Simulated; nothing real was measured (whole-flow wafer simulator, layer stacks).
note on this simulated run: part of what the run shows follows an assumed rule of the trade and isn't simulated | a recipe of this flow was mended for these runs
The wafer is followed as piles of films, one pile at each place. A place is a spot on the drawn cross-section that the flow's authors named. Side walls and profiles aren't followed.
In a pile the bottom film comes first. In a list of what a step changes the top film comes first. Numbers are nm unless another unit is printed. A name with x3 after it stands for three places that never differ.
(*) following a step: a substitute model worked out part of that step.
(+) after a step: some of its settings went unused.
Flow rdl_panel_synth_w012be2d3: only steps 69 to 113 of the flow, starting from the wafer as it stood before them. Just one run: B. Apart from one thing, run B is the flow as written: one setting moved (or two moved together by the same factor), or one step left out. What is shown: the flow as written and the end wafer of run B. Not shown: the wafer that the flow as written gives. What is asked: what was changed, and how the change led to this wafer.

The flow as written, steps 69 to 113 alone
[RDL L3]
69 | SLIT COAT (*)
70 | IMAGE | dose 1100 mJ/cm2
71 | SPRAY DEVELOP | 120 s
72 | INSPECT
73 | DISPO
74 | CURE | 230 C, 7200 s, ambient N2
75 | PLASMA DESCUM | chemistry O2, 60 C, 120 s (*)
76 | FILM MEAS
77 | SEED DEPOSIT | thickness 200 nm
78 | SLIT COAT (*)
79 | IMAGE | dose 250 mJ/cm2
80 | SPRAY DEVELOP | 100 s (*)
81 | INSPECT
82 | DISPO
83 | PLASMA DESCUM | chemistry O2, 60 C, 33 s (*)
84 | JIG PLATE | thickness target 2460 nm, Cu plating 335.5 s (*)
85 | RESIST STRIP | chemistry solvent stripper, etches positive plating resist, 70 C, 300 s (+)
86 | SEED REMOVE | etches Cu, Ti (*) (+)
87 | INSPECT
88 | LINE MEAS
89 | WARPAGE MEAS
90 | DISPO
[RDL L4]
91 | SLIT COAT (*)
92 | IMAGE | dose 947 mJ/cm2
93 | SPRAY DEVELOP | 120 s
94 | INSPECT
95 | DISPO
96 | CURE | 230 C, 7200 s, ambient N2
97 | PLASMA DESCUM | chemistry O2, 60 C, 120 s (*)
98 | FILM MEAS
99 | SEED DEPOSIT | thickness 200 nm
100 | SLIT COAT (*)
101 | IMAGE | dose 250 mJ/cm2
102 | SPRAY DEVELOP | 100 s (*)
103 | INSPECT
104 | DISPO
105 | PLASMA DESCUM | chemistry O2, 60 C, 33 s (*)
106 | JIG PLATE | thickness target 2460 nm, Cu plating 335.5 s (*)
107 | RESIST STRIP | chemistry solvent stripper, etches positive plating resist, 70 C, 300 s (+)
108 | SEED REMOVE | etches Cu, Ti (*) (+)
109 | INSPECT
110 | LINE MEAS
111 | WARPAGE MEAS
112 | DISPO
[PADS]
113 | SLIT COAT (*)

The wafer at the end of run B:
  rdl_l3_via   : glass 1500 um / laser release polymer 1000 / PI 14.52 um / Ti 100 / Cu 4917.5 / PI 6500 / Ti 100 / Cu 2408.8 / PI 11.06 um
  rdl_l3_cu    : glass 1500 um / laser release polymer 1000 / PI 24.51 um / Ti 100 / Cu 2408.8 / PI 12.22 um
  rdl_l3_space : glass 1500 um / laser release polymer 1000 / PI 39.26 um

The reason: step 71, SPRAY DEVELOP: 120 s, was omitted.

How this came from the change, step by step:
  78 | SLIT COAT (*)
      rdl_l3_cu, rdl_l3_space: +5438 ILINE-POS-THICK-GRADE-A (new film) (in the flow as written it would be: +4624.3 ILINE-POS-THICK-GRADE-A (new film))
      rdl_l2_rim: +4816.6 ILINE-POS-THICK-GRADE-A (new film) (in the flow as written it would be: +3695.4 ILINE-POS-THICK-GRADE-A (new film))
      (also at 2 further places)
  80 | SPRAY DEVELOP | 100 s (*)
      rdl_l3_cu: -5438 ILINE-POS-THICK-GRADE-A (all of it) (in the flow as written it would be: -4624.3 ILINE-POS-THICK-GRADE-A (all of it))
      rdl_l3_land: -4579.7 ILINE-POS-THICK-GRADE-A (all of it) (in the flow as written it would be: -2880.1 ILINE-POS-THICK-GRADE-A (all of it))
      (also at 1 further place)
  85 | RESIST STRIP | chemistry solvent stripper, etches positive plating resist, 70 C, 300 s (+)
      rdl_l3_space: -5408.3 ILINE-POS-THICK-GRADE-A (all of it) (in the flow as written it would be: -4594.6 ILINE-POS-THICK-GRADE-A (all of it))
      rdl_l2_rim: -4786.9 ILINE-POS-THICK-GRADE-A (all of it) (in the flow as written it would be: -3665.7 ILINE-POS-THICK-GRADE-A (all of it))
  91 | SLIT COAT (*)
      rdl_l3_via: +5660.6 PI (new film) (in the flow as written it would be: +11.89 um PI (new film))
      rdl_l3_land: +5612.1 PI (new film) (in the flow as written it would be: +5476.5 PI (new film))
  100 | SLIT COAT (*)
      rdl_l3_via: +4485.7 ILINE-POS-THICK-GRADE-A (new film) (in the flow as written it would be: +4627.8 ILINE-POS-THICK-GRADE-A (new film))
  107 | RESIST STRIP | chemistry solvent stripper, etches positive plating resist, 70 C, 300 s (+)
      rdl_l3_via: -4456 ILINE-POS-THICK-GRADE-A (all of it) (in the flow as written it would be: -4598.1 ILINE-POS-THICK-GRADE-A (all of it))
  113 | SLIT COAT (*)
      rdl_l3_via: +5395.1 PI (in the flow as written it would be: +5534.5 PI)
Taking metal films that touch as one body, rdl_l3_via has 2 bodies (between them, from the top down: PI 6500); the flow as written gives 1 body.
